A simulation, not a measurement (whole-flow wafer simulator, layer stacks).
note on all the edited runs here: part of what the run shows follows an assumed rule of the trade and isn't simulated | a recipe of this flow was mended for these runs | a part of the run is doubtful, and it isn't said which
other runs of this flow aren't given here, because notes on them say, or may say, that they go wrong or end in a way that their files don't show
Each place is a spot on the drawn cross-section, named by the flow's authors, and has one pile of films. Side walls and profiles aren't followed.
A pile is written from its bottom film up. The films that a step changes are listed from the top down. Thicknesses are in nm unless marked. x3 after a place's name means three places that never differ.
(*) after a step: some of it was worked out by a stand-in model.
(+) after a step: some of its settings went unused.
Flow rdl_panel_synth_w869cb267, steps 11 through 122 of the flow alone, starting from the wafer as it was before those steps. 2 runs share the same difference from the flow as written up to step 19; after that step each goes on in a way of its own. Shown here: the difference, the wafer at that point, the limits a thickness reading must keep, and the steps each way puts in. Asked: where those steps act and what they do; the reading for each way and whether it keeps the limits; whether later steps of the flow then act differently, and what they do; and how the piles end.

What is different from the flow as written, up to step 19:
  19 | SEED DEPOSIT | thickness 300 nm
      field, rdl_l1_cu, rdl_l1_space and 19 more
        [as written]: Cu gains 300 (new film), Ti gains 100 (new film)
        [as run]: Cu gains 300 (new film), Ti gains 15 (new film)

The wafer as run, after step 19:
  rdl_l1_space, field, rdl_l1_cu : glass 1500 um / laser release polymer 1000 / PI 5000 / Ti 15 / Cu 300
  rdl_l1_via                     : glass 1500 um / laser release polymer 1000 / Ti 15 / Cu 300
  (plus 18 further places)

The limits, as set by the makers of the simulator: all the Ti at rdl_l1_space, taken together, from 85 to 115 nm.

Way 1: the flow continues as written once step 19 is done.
  Reading after step 19: 15 nm, not within the limits.
  Later steps of the flow acting differently than as written (6 other steps are not shown; they differ only slightly, by no more than 2% or 0.5 nm, whichever is larger):
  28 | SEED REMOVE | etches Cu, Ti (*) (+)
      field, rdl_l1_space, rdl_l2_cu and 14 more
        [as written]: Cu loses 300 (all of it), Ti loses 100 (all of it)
        [this way]: Cu loses 300 (all of it), Ti loses 15 (all of it)
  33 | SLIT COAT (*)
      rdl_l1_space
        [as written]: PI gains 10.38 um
        [this way]: PI gains 10.32 um
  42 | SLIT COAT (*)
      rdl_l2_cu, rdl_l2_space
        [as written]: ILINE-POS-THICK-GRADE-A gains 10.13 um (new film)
        [this way]: ILINE-POS-THICK-GRADE-A gains 10.12 um (new film)
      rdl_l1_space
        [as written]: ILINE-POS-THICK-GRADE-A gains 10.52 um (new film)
        [this way]: ILINE-POS-THICK-GRADE-A gains 10.51 um (new film)
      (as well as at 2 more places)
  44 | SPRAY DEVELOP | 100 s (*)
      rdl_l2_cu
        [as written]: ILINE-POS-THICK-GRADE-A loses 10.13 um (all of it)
        [this way]: ILINE-POS-THICK-GRADE-A loses 10.12 um (all of it)
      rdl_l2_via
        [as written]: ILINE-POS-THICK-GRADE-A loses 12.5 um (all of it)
        [this way]: ILINE-POS-THICK-GRADE-A loses 12.52 um (all of it)
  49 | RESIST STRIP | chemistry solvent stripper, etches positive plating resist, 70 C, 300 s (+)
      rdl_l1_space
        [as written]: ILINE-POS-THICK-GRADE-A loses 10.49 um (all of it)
        [this way]: ILINE-POS-THICK-GRADE-A loses 10.48 um (all of it)
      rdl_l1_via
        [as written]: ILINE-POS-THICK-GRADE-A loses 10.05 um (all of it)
        [this way]: ILINE-POS-THICK-GRADE-A loses 10.06 um (all of it)
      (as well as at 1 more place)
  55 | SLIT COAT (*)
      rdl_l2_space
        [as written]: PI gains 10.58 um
        [this way]: PI gains 10.57 um
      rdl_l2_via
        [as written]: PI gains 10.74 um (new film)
        [this way]: PI gains 10.75 um (new film)
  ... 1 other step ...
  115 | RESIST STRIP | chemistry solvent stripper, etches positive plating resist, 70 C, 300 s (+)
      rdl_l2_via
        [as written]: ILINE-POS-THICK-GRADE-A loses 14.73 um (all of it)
        [this way]: ILINE-POS-THICK-GRADE-A loses 14.74 um (all of it)
  The piles end different from the flow's at rdl_l1_cu, rdl_l1_via, rdl_l1_rim, rdl_l2_land, rdl_l2_via by more than 2% or 0.5 nm, whichever is larger.
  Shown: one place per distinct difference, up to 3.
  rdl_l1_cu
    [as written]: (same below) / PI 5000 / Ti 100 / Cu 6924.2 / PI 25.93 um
    [this way]: (same below) / PI 5000 / Ti 15 / Cu 6924.2 / PI 25.94 um
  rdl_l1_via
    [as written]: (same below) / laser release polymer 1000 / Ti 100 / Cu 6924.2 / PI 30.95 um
    [this way]: (same below) / laser release polymer 1000 / Ti 15 / Cu 6924.2 / PI 30.96 um
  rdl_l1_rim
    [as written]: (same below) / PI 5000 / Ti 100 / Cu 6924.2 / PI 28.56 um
    [this way]: (same below) / PI 5000 / Ti 15 / Cu 6924.2 / PI 28.59 um

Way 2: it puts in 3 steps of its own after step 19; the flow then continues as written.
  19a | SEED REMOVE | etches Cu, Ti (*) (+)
      field, rdl_l1_cu, rdl_l1_space and 19 more
        Cu loses 300 (all of it), Ti loses 15 (all of it)
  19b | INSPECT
      does not change any film at any place that is followed
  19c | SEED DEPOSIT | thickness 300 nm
      field, rdl_l1_cu, rdl_l1_space and 19 more
        Cu gains 300 (new film), Ti gains 100 (new film)
  Reading after step 19c: 100 nm, inside the limits.
  None of the later steps of the flow acts differently than as written at any place that is followed.
  The piles end the same as the flow's at every place that both follow.

The limits are kept by: way 2. They are not kept by: way 1.
